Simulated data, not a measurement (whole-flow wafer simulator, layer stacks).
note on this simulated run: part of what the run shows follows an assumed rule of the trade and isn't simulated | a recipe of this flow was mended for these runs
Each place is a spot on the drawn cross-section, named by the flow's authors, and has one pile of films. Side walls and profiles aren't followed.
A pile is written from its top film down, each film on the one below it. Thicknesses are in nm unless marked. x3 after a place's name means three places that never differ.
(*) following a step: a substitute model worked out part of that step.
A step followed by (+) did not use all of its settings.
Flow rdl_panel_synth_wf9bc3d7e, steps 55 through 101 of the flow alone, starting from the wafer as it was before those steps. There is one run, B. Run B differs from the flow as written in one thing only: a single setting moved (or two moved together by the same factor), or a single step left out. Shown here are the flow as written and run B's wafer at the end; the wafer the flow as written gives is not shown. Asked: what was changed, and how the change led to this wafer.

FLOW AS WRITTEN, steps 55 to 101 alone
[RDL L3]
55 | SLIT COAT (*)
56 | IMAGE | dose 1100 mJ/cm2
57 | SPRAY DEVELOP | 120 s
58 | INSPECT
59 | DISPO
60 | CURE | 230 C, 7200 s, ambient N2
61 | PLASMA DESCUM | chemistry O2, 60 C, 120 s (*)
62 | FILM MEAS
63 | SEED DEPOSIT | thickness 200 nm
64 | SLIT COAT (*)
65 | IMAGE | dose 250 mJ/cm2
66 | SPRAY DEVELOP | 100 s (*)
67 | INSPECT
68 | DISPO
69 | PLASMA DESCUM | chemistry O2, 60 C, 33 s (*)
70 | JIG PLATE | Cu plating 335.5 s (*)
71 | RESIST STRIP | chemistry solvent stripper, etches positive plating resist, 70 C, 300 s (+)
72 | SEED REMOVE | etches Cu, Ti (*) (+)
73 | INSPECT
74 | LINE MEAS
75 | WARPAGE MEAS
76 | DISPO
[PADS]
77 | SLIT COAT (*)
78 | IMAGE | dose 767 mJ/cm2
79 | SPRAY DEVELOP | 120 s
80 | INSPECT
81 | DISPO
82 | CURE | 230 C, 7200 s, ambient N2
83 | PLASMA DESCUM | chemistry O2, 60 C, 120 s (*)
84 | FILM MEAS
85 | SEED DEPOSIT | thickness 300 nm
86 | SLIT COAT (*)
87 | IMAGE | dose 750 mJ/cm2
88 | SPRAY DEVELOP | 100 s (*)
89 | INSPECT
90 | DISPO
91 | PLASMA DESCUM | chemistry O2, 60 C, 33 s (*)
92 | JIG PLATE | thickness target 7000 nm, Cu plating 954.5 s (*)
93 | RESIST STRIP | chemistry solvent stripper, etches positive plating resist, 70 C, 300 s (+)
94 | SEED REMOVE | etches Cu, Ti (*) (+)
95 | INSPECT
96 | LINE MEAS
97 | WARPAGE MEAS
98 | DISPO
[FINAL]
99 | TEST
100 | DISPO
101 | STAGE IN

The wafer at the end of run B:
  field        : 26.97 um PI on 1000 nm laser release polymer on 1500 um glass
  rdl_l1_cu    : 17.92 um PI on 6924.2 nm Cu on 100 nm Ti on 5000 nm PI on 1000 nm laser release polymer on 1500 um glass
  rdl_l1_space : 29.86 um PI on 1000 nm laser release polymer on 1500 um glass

Cause: step 70, JIG PLATE: Cu plating 362.3 s was run, though the flow has Cu plating 335.5 s.

How this came from the change, step by step:
  70 | JIG PLATE | Cu plating 335.5 s (*)
      rdl_l3_cu, rdl_l3_land, rdl_l3_via, pads_land, pads_via: Cu gains 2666 (as written it would have been: Cu gains 2468.8)
  77 | SLIT COAT (*)
      rdl_l3_space: PI gains 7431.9 (as written it would have been: PI gains 7229.6)
      rdl_l2_rim: PI gains 6834.6 (as written it would have been: PI gains 6596.5)
      (and at 3 other places as well)
  86 | SLIT COAT (*)
      rdl_l1_cu: ILINE-POS-THICK-GRADE-A gains 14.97 um (new film) (as written it would have been: ILINE-POS-THICK-GRADE-A gains 14.96 um (new film))
      rdl_l3_cu: ILINE-POS-THICK-GRADE-A gains 15.34 um (new film) (as written it would have been: ILINE-POS-THICK-GRADE-A gains 15.28 um (new film))
      (and at 8 other places as well)
  88 | SPRAY DEVELOP | 100 s (*)
      pads_cu: ILINE-POS-THICK-GRADE-A loses 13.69 um (all of it) (as written it would have been: ILINE-POS-THICK-GRADE-A loses 13.68 um (all of it))
      pads_land: ILINE-POS-THICK-GRADE-A loses 13.1 um (all of it) (as written it would have been: ILINE-POS-THICK-GRADE-A loses 13.11 um (all of it))
      (and at 1 other place as well)
  92 | JIG PLATE | thickness target 7000 nm, Cu plating 954.5 s (*)
      pads_via: Au/Ni/Cu gains 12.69 um (new film) (as written it would have been: Au/Ni/Cu gains 12.72 um (new film))
  93 | RESIST STRIP | chemistry solvent stripper, etches positive plating resist, 70 C, 300 s (+)
      rdl_l1_cu: ILINE-POS-THICK-GRADE-A loses 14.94 um (all of it) (as written it would have been: ILINE-POS-THICK-GRADE-A loses 14.93 um (all of it))
      rdl_l2_via: ILINE-POS-THICK-GRADE-A loses 14.5 um (all of it) (as written it would have been: ILINE-POS-THICK-GRADE-A loses 14.49 um (all of it))
      (and at 6 other places as well)
